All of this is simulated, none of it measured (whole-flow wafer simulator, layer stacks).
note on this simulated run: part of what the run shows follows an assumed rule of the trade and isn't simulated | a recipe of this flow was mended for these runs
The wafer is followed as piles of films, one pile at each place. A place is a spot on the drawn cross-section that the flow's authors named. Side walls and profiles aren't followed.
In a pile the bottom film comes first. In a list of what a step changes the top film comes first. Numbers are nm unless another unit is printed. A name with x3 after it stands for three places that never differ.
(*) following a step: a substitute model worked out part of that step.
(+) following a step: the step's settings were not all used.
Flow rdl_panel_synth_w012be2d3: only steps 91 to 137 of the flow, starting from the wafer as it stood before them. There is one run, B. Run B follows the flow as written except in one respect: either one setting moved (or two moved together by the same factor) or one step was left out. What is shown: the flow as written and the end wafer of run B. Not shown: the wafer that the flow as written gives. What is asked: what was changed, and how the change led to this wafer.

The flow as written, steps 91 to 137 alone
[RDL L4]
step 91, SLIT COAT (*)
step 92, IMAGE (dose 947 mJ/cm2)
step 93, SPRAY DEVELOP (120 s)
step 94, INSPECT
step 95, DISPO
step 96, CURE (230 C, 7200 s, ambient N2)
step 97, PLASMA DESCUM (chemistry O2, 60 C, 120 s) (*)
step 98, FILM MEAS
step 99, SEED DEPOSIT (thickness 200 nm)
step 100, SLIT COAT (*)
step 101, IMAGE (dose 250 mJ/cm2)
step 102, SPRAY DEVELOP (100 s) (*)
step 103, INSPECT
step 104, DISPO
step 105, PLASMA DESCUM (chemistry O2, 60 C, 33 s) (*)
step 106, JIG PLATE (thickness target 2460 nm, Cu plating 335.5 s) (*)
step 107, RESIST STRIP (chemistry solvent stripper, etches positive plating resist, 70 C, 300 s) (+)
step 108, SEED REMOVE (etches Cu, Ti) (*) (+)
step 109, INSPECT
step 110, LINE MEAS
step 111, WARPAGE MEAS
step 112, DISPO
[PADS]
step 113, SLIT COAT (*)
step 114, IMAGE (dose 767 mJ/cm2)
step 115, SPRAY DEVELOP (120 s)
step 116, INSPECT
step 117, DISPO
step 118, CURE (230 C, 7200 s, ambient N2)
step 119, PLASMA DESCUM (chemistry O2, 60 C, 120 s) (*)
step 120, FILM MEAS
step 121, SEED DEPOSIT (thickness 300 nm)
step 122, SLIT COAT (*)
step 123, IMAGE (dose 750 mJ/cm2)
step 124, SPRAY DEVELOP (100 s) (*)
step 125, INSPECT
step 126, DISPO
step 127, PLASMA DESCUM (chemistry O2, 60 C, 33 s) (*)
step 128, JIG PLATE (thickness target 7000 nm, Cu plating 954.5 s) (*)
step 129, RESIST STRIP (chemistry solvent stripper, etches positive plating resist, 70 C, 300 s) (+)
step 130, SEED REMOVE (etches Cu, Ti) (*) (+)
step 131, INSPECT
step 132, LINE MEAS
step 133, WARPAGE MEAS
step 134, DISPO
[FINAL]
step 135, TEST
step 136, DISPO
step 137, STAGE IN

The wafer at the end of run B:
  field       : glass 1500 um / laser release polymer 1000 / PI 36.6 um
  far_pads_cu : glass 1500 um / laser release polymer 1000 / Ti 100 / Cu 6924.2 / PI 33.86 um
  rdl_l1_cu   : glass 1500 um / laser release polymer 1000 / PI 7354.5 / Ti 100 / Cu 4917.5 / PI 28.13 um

What caused this: step 106, JIG PLATE: Cu plating 385.8 s was run, while the flow as written has Cu plating 335.5 s.

The path from the change to this, step by step:
  step 106, JIG PLATE (thickness target 2460 nm, Cu plating 335.5 s) (*)
      rdl_l4_cu, rdl_l4_land, rdl_l4_via, pads_land, pads_via: +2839 Cu (it would be, as written: +2468.8 Cu)
  step 113, SLIT COAT (*)
      field: +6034 PI (it would be, as written: +5893.8 PI)
      far_pads_cu: +5984.1 PI (it would be, as written: +5844.2 PI)
      (also at 19 further places)
  step 122, SLIT COAT (*)
      rdl_l1_rim: +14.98 um ILINE-POS-THICK-GRADE-A (new film) (it would be, as written: +14.99 um ILINE-POS-THICK-GRADE-A (new film))
      rdl_l3_via: +14.81 um ILINE-POS-THICK-GRADE-A (new film) (it would be, as written: +14.8 um ILINE-POS-THICK-GRADE-A (new film))
      (also at 8 further places)
  step 124, SPRAY DEVELOP (100 s) (*)
      pads_cu: -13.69 um ILINE-POS-THICK-GRADE-A (all of it) (it would be, as written: -13.68 um ILINE-POS-THICK-GRADE-A (all of it))
      pads_land: -13.08 um ILINE-POS-THICK-GRADE-A (all of it) (it would be, as written: -13.11 um ILINE-POS-THICK-GRADE-A (all of it))
      (also at 1 further place)
  step 129, RESIST STRIP (chemistry solvent stripper, etches positive plating resist, 70 C, 300 s) (+)
      rdl_l3_via: -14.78 um ILINE-POS-THICK-GRADE-A (all of it) (it would be, as written: -14.77 um ILINE-POS-THICK-GRADE-A (all of it))
      rdl_l4_cu: -15.18 um ILINE-POS-THICK-GRADE-A (all of it) (it would be, as written: -15.09 um ILINE-POS-THICK-GRADE-A (all of it))
      (also at 4 further places)
